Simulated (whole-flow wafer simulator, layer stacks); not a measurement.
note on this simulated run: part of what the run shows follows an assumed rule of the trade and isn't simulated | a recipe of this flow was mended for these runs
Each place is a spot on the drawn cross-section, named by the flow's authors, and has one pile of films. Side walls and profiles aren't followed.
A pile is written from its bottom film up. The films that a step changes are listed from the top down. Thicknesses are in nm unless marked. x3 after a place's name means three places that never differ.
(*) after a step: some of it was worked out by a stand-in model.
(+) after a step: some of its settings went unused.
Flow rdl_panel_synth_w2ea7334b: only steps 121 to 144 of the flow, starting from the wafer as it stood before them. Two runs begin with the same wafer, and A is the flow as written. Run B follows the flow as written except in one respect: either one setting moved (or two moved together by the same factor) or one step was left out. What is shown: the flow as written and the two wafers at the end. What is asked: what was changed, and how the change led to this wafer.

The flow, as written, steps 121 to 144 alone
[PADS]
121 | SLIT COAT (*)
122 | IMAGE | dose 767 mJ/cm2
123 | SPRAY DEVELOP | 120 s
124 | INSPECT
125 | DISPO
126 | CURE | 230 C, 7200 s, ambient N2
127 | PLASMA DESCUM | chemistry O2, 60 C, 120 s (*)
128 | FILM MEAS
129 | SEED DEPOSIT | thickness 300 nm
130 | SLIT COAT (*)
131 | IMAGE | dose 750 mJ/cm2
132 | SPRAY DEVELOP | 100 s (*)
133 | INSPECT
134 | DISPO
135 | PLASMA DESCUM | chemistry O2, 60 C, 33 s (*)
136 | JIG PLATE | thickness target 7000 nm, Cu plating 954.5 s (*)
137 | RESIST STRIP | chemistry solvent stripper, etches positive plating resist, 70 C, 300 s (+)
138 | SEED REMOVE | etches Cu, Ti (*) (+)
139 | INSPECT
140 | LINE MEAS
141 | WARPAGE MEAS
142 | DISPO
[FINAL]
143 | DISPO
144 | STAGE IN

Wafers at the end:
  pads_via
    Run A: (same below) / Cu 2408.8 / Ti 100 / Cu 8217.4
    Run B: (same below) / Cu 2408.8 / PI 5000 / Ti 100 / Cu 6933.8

Cause: step 123, SPRAY DEVELOP: 120 s, was not run.

How this came from the change, step by step:
  130 | SLIT COAT (*)
      pads_cu: A ILINE-POS-THICK-GRADE-A gains 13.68 um (new film) | B ILINE-POS-THICK-GRADE-A gains 15.14 um (new film)
      pads_space: A ILINE-POS-THICK-GRADE-A gains 14.2 um (new film) | B ILINE-POS-THICK-GRADE-A gains 15.4 um (new film)
      (also at 2 further places)
  132 | SPRAY DEVELOP | 100 s (*)
      pads_cu: A ILINE-POS-THICK-GRADE-A loses 13.68 um (all of it) | B ILINE-POS-THICK-GRADE-A loses 15.14 um (all of it)
      pads_land: A ILINE-POS-THICK-GRADE-A loses 13.11 um (all of it) | B ILINE-POS-THICK-GRADE-A loses 14.77 um (all of it)
      (also at 1 further place)
  136 | JIG PLATE | thickness target 7000 nm, Cu plating 954.5 s (*)
      pads_via: A Cu gains 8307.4 | B Cu gains 7023.8
  137 | RESIST STRIP | chemistry solvent stripper, etches positive plating resist, 70 C, 300 s (+)
      pads_space: A ILINE-POS-THICK-GRADE-A loses 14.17 um (all of it) | B ILINE-POS-THICK-GRADE-A loses 15.37 um (all of it)
If metal films that touch count as one body, pads_via has 2 bodies (between them, from the top down: PI 5000); the flow as written gives 1 body.
